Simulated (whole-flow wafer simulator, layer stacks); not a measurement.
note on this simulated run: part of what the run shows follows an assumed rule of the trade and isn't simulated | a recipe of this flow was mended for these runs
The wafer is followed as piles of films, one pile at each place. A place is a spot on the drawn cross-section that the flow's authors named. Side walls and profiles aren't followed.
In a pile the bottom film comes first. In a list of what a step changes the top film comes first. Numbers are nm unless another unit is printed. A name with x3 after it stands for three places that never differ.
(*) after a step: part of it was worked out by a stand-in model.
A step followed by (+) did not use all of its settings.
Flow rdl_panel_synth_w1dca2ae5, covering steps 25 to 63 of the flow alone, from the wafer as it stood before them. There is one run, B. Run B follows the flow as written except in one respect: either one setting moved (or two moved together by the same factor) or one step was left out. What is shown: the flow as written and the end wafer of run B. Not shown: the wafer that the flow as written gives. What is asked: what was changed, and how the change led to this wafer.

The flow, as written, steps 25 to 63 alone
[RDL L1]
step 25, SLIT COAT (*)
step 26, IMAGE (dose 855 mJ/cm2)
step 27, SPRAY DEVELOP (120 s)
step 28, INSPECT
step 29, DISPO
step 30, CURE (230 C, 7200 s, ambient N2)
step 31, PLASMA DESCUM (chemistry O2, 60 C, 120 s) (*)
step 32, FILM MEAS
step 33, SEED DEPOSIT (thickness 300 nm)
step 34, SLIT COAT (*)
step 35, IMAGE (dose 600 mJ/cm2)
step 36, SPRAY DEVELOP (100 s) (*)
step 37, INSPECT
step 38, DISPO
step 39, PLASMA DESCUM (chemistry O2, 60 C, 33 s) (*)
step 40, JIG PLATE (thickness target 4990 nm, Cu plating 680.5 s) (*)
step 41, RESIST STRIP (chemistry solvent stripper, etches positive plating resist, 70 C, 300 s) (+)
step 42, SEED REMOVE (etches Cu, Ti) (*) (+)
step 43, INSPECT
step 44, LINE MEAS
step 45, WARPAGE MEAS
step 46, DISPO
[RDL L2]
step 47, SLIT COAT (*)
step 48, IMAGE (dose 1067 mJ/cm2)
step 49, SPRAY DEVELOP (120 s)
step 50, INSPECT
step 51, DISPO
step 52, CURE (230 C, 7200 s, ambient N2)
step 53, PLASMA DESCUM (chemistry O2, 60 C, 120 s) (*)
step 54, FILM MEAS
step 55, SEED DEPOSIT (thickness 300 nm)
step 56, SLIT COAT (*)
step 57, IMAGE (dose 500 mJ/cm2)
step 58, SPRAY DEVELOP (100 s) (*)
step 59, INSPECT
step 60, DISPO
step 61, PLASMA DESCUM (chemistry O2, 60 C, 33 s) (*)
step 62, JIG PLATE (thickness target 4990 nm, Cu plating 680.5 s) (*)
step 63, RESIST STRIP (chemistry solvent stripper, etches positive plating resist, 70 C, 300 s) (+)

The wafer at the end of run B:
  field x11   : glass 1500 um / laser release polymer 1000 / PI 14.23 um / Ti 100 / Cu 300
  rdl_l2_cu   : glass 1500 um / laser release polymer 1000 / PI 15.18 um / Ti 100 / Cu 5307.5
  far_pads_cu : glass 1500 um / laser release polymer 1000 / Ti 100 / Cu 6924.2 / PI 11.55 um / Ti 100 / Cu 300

Cause: step 40, JIG PLATE: Cu plating 505.6 s was run, while the flow as written has Cu plating 680.5 s.

How this came from the change, step by step:
  step 40, JIG PLATE (thickness target 4990 nm, Cu plating 680.5 s) (*)
      rdl_l1_cu, rdl_l1_land, rdl_l1_via, rdl_l1_rim, rdl_l2_land, rdl_l2_via: Cu gains 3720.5 (in the flow as written it would be: Cu gains 5007.5)
  step 47, SLIT COAT (*)
      field x11, rdl_l2_rim x3: PI gains 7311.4 (in the flow as written it would be: PI gains 7600.9)
      rdl_l2_cu, rdl_l2_space: PI gains 8268.4 (in the flow as written it would be: PI gains 8899.9)
      (also at 5 further places)
  step 56, SLIT COAT (*)
      rdl_l1_cu: ILINE-POS-THICK-GRADE-A gains 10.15 um (new film) (in the flow as written it would be: ILINE-POS-THICK-GRADE-A gains 10.04 um (new film))
      rdl_l1_space: ILINE-POS-THICK-GRADE-A gains 10.91 um (new film) (in the flow as written it would be: ILINE-POS-THICK-GRADE-A gains 11.02 um (new film))
      (also at 4 further places)
  step 58, SPRAY DEVELOP (100 s) (*)
      rdl_l2_land: ILINE-POS-THICK-GRADE-A loses 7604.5 (all of it) (in the flow as written it would be: ILINE-POS-THICK-GRADE-A loses 7416.3 (all of it))
      rdl_l2_via: ILINE-POS-THICK-GRADE-A loses 13.04 um (all of it) (in the flow as written it would be: ILINE-POS-THICK-GRADE-A loses 12.83 um (all of it))
  step 63, RESIST STRIP (chemistry solvent stripper, etches positive plating resist, 70 C, 300 s) (+)
      rdl_l1_cu: ILINE-POS-THICK-GRADE-A loses 10.12 um (all of it) (in the flow as written it would be: ILINE-POS-THICK-GRADE-A loses 10.01 um (all of it))
      rdl_l1_space: ILINE-POS-THICK-GRADE-A loses 10.88 um (all of it) (in the flow as written it would be: ILINE-POS-THICK-GRADE-A loses 10.99 um (all of it))
      (also at 2 further places)
